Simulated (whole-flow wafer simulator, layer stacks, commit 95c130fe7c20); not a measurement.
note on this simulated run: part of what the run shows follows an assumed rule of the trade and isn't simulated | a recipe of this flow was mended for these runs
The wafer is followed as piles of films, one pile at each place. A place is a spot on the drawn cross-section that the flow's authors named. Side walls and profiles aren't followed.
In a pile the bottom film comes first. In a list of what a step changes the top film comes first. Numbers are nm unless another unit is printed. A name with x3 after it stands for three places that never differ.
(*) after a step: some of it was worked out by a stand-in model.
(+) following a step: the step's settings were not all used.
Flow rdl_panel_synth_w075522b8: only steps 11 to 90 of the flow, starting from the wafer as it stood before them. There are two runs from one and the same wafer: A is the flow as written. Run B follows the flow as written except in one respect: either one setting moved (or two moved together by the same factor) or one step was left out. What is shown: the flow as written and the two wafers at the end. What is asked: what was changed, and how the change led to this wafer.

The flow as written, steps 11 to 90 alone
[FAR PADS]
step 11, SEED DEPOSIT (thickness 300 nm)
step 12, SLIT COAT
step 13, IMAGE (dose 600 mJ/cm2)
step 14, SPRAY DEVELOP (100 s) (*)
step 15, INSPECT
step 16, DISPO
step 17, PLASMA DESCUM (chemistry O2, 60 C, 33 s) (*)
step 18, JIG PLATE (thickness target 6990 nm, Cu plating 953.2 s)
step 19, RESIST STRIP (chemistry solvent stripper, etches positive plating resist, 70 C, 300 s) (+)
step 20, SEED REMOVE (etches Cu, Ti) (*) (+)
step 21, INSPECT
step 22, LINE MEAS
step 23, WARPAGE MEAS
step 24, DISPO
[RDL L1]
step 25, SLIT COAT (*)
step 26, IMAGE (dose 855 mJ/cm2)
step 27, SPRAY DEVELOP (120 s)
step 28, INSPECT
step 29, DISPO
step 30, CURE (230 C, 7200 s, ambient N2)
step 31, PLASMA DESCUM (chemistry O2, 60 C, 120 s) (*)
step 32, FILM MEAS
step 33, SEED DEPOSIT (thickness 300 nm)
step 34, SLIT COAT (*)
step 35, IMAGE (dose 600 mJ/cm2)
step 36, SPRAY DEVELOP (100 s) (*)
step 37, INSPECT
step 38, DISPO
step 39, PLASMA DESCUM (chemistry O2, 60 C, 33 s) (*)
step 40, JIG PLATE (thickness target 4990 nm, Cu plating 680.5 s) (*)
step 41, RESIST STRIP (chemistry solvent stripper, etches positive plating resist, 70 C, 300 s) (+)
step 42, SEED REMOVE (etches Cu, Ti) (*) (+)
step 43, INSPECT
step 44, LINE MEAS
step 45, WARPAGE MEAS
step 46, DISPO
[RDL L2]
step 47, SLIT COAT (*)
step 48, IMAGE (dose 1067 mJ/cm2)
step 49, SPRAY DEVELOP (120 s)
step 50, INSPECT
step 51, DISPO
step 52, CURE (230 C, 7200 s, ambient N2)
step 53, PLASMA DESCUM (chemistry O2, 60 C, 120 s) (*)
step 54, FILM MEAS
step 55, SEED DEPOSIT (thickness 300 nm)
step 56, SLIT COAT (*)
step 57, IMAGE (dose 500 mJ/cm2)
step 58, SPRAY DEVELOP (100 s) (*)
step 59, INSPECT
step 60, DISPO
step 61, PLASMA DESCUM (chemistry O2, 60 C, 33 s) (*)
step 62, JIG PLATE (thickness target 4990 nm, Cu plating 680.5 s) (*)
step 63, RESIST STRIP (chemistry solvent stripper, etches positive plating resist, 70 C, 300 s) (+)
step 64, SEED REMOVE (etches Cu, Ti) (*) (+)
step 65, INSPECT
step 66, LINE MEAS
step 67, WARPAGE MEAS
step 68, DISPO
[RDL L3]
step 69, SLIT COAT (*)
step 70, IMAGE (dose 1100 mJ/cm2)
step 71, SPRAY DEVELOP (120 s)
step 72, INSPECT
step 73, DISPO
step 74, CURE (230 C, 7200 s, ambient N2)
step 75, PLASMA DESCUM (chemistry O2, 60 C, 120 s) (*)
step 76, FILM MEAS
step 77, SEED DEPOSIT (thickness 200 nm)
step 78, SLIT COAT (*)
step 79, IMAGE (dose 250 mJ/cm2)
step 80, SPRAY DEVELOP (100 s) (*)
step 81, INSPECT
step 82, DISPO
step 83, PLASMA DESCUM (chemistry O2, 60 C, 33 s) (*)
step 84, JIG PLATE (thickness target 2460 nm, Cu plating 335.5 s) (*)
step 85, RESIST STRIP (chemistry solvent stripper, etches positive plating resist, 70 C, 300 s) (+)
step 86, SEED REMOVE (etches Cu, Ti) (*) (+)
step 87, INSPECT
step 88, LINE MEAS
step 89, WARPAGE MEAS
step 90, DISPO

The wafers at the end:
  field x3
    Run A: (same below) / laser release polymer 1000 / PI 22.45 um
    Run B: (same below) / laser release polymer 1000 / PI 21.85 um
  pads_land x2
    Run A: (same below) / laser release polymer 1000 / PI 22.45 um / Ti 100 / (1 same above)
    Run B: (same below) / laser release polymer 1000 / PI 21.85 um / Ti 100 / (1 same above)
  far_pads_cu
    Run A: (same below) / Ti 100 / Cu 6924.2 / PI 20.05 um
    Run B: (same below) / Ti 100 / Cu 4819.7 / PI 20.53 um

What caused this: step 18, JIG PLATE: Cu plating 667.2 s was run, while the flow as written has Cu plating 953.2 s.

Step by step, how the change led to this:
  step 18, JIG PLATE (thickness target 6990 nm, Cu plating 953.2 s)
      far_pads_cu, rdl_l1_land, rdl_l1_via: A +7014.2 Cu | B +4909.7 Cu
  step 25, SLIT COAT (*)
      field x3, rdl_l2_cu, rdl_l2_space and 10 more: A +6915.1 PI (new film) | B +6308.6 PI (new film)
      far_pads_cu: A +4450.5 PI (new film) | B +4626.6 PI (new film)
      (also at 2 further places)
  step 34, SLIT COAT (*)
      rdl_l1_land: A +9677 ILINE-POS-THICK-GRADE-A (new film) | B +10.05 um ILINE-POS-THICK-GRADE-A (new film)
      far_pads_cu: A +10.3 um ILINE-POS-THICK-GRADE-A (new film) | B +10.65 um ILINE-POS-THICK-GRADE-A (new film)
      (also at 3 further places)
  step 36, SPRAY DEVELOP (100 s) (*)
      rdl_l1_land: A -9677 ILINE-POS-THICK-GRADE-A (all of it) | B -10.05 um ILINE-POS-THICK-GRADE-A (all of it)
      rdl_l1_cu: A -12.38 um ILINE-POS-THICK-GRADE-A (all of it) | B -12.22 um ILINE-POS-THICK-GRADE-A (all of it)
      (also at 1 further place)
  step 41, RESIST STRIP (chemistry solvent stripper, etches positive plating resist, 70 C, 300 s) (+)
      far_pads_cu: A -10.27 um ILINE-POS-THICK-GRADE-A (all of it) | B -10.62 um ILINE-POS-THICK-GRADE-A (all of it)
      rdl_l1_space: A -12.36 um ILINE-POS-THICK-GRADE-A (all of it) | B -12.2 um ILINE-POS-THICK-GRADE-A (all of it)
  step 47, SLIT COAT (*)
      far_pads_cu: A +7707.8 PI | B +7931.5 PI
      rdl_l1_cu: A +5962.6 PI (new film) | B +5660.5 PI (new film)
      (also at 3 further places)
  step 56, SLIT COAT (*)
      far_pads_cu: A +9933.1 ILINE-POS-THICK-GRADE-A (new film) | B +10.03 um ILINE-POS-THICK-GRADE-A (new film)
      rdl_l1_cu: A +10.04 um ILINE-POS-THICK-GRADE-A (new film) | B +9767.9 ILINE-POS-THICK-GRADE-A (new film)
      (also at 1 further place)
  step 63, RESIST STRIP (chemistry solvent stripper, etches positive plating resist, 70 C, 300 s) (+)
      rdl_l1_cu: A -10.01 um ILINE-POS-THICK-GRADE-A (all of it) | B -9738.2 ILINE-POS-THICK-GRADE-A (all of it)
      rdl_l1_space: A -10.99 um ILINE-POS-THICK-GRADE-A (all of it) | B -10.84 um ILINE-POS-THICK-GRADE-A (all of it)
  step 69, SLIT COAT (*)
      rdl_l1_cu: A +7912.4 PI | B +7674.5 PI
      rdl_l1_land: A +6541.5 PI | B +6679.2 PI
  step 78, SLIT COAT (*)
      rdl_l1_land: A +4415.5 ILINE-POS-THICK-GRADE-A (new film) | B +4510.1 ILINE-POS-THICK-GRADE-A (new film)
      rdl_l1_via: A +4607.1 ILINE-POS-THICK-GRADE-A (new film) | B +4711.9 ILINE-POS-THICK-GRADE-A (new film)
  step 85, RESIST STRIP (chemistry solvent stripper, etches positive plating resist, 70 C, 300 s) (+)
      rdl_l1_land: A -4385.8 ILINE-POS-THICK-GRADE-A (all of it) | B -4480.4 ILINE-POS-THICK-GRADE-A (all of it)
      rdl_l1_via: A -4577.4 ILINE-POS-THICK-GRADE-A (all of it) | B -4682.2 ILINE-POS-THICK-GRADE-A (all of it)
